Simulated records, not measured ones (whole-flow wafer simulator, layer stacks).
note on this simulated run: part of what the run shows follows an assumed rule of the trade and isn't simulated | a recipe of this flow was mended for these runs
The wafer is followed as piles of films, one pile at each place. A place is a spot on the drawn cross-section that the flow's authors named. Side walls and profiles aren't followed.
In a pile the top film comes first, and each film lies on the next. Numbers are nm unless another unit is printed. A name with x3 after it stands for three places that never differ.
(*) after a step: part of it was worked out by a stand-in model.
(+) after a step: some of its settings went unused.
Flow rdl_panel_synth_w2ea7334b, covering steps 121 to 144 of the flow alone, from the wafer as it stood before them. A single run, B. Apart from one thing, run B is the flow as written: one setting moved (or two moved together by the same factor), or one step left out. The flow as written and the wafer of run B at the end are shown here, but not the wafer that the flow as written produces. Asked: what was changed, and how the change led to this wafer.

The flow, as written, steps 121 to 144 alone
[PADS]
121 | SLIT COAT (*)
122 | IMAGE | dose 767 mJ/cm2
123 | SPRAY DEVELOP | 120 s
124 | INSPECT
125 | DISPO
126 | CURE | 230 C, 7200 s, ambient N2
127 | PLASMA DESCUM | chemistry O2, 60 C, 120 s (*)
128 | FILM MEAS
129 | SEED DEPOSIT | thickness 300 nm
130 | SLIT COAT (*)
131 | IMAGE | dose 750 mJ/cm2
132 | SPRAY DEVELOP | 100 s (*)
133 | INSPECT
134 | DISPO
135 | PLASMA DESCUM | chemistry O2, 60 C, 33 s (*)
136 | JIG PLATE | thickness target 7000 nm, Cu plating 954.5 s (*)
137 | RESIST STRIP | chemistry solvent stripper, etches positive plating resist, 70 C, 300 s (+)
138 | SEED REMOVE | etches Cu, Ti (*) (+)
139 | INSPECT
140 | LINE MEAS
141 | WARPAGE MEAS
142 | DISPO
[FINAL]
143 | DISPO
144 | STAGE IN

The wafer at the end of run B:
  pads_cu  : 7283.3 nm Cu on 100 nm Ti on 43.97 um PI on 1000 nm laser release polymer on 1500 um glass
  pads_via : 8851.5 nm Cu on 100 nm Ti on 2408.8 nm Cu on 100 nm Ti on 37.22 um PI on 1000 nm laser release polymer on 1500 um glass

Cause: step 136, JIG PLATE: Cu plating 1002 s was run, though the flow has Cu plating 954.5 s.

Step by step, how the change led to this:
  136 | JIG PLATE | thickness target 7000 nm, Cu plating 954.5 s (*)
      pads_cu, pads_land: Cu gains 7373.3 (it would be, as written: Cu gains 7023.8)
      pads_via: Cu gains 8941.5 (it would be, as written: Cu gains 8307.4)
